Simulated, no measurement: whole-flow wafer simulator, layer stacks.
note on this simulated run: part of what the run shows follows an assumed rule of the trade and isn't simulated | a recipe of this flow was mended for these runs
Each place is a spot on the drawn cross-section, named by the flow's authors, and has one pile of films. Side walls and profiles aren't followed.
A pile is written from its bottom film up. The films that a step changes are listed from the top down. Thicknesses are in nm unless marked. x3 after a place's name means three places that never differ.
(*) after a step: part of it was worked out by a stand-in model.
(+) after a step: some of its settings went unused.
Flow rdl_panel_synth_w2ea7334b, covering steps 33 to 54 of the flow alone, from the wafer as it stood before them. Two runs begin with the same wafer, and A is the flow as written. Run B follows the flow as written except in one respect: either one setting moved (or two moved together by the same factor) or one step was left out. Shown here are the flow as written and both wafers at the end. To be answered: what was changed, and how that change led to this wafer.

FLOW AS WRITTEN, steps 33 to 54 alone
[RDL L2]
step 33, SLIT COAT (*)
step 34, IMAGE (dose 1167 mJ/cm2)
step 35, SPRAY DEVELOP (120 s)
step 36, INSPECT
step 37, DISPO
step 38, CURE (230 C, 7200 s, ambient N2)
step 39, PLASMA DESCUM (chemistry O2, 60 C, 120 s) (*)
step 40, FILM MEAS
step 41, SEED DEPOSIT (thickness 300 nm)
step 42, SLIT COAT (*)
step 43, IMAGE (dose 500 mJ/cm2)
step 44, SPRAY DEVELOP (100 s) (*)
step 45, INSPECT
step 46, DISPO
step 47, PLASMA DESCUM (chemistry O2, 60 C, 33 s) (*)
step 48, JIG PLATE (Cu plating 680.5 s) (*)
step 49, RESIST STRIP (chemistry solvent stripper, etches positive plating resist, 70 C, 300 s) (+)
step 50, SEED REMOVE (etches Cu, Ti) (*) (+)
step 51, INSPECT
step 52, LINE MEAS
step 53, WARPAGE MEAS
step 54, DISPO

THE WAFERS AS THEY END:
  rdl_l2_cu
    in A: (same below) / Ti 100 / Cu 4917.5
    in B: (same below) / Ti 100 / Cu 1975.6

Cause: step 48, JIG PLATE: Cu plating 280.7 s was run, while the flow as written has Cu plating 680.5 s.

How this came from the change, step by step:
  step 48, JIG PLATE (Cu plating 680.5 s) (*)
      rdl_l2_cu, rdl_l2_land, rdl_l2_via, rdl_l2_rim x3: A Cu gains 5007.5 | B Cu gains 2065.6
